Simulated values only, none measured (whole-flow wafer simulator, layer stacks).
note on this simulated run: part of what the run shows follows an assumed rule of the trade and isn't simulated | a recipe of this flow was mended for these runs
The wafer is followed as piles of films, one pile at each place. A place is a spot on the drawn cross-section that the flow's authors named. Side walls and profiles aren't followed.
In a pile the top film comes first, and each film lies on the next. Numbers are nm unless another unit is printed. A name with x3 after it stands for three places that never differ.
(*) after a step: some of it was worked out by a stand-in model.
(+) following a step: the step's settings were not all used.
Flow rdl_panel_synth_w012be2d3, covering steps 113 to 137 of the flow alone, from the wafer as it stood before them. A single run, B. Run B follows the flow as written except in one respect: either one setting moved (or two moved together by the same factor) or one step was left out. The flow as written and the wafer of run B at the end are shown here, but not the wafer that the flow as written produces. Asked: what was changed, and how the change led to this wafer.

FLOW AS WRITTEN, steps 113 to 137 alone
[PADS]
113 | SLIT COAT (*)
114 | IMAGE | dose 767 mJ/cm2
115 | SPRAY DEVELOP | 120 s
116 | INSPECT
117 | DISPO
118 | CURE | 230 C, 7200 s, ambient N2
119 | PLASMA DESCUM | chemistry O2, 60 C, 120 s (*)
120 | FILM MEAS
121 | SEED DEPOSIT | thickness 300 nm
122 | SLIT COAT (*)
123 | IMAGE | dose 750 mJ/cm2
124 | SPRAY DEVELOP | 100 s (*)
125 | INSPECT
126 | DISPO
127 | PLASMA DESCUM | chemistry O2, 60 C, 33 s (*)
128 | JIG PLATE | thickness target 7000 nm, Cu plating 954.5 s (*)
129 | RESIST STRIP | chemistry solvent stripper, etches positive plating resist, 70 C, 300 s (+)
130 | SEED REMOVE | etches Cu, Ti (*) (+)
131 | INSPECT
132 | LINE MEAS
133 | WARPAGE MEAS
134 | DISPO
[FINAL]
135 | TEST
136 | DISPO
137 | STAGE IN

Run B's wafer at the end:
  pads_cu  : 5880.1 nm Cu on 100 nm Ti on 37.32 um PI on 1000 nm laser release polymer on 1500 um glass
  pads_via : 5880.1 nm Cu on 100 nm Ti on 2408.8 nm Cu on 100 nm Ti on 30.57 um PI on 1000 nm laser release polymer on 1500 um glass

Cause: step 128, JIG PLATE: Cu plating 811.3 s was run, whereas the flow has Cu plating 954.5 s.

The path from the change to this, step by step:
  128 | JIG PLATE | thickness target 7000 nm, Cu plating 954.5 s (*)
      pads_cu, pads_land: +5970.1 Cu (in the flow as written it would be: +7023.8 Cu)
      pads_via: +5970.1 Cu (in the flow as written it would be: +8307.4 Cu)
